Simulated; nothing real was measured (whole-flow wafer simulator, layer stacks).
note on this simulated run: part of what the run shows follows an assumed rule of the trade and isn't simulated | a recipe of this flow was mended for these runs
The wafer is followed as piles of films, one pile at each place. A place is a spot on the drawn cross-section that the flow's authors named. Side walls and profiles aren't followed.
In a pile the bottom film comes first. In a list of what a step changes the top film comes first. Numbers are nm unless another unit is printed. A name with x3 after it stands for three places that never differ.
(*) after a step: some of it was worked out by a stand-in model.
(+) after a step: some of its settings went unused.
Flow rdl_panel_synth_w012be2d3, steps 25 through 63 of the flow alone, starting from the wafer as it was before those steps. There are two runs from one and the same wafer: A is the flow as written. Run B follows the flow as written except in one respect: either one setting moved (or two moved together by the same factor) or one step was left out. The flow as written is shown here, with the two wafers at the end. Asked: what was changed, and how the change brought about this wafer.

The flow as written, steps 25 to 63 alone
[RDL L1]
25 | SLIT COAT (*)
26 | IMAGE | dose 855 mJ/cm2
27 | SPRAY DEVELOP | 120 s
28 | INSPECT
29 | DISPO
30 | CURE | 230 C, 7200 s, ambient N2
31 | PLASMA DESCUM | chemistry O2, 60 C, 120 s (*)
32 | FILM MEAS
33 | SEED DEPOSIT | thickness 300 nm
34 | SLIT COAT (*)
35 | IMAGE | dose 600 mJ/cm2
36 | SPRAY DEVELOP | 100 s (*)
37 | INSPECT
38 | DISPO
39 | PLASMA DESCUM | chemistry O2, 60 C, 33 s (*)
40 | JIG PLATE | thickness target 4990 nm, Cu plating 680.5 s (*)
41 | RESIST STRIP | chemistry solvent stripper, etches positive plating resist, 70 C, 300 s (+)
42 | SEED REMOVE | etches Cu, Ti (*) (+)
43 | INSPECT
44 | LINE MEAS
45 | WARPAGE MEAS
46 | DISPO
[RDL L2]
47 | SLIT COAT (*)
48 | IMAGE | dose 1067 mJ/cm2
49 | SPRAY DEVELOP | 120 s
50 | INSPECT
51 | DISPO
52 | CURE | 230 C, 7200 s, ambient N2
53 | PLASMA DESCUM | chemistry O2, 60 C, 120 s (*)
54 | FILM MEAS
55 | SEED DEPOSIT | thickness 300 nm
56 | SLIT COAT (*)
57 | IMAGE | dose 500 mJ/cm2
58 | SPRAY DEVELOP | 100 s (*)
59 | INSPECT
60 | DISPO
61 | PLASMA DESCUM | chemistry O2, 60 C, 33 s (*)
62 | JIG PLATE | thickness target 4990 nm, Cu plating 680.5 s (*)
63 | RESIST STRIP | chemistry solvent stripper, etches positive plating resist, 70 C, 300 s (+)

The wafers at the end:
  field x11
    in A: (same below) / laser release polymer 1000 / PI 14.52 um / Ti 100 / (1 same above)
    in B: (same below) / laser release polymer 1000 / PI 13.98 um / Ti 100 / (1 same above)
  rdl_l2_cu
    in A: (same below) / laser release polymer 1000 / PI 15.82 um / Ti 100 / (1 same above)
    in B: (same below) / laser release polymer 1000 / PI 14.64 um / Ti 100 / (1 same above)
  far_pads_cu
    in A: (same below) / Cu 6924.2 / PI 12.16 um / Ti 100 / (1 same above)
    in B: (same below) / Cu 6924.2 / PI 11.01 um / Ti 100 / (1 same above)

What caused this: step 40, JIG PLATE: Cu plating 352.5 s was run, while the flow as written has Cu plating 680.5 s.

How this came from the change, step by step:
  40 | JIG PLATE | thickness target 4990 nm, Cu plating 680.5 s (*)
      rdl_l1_cu, rdl_l1_land, rdl_l1_via, rdl_l1_rim, rdl_l2_land, rdl_l2_via: A Cu gains 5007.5 | B Cu gains 2593.9
  47 | SLIT COAT (*)
      field x11, rdl_l2_rim x3: A PI gains 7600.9 | B PI gains 7062.1
      rdl_l2_cu, rdl_l2_space: A PI gains 8899.9 | B PI gains 7724.7
      (as well as at 5 more places)
  56 | SLIT COAT (*)
      rdl_l1_via: A ILINE-POS-THICK-GRADE-A gains 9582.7 (new film) | B ILINE-POS-THICK-GRADE-A gains 10.04 um (new film)
      rdl_l2_cu, rdl_l2_space: A ILINE-POS-THICK-GRADE-A gains 9884.2 (new film) | B ILINE-POS-THICK-GRADE-A gains 9567.3 (new film)
      (as well as at 7 more places)
  58 | SPRAY DEVELOP | 100 s (*)
      rdl_l2_cu: A ILINE-POS-THICK-GRADE-A loses 9884.2 (all of it) | B ILINE-POS-THICK-GRADE-A loses 9567.3 (all of it)
      rdl_l2_land: A ILINE-POS-THICK-GRADE-A loses 7416.3 (all of it) | B ILINE-POS-THICK-GRADE-A loses 7776.9 (all of it)
      (as well as at 1 more place)
  63 | RESIST STRIP | chemistry solvent stripper, etches positive plating resist, 70 C, 300 s (+)
      rdl_l1_via: A ILINE-POS-THICK-GRADE-A loses 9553 (all of it) | B ILINE-POS-THICK-GRADE-A loses 10.01 um (all of it)
      far_pads_cu: A ILINE-POS-THICK-GRADE-A loses 9903.4 (all of it) | B ILINE-POS-THICK-GRADE-A loses 9588.4 (all of it)
      (as well as at 5 more places)
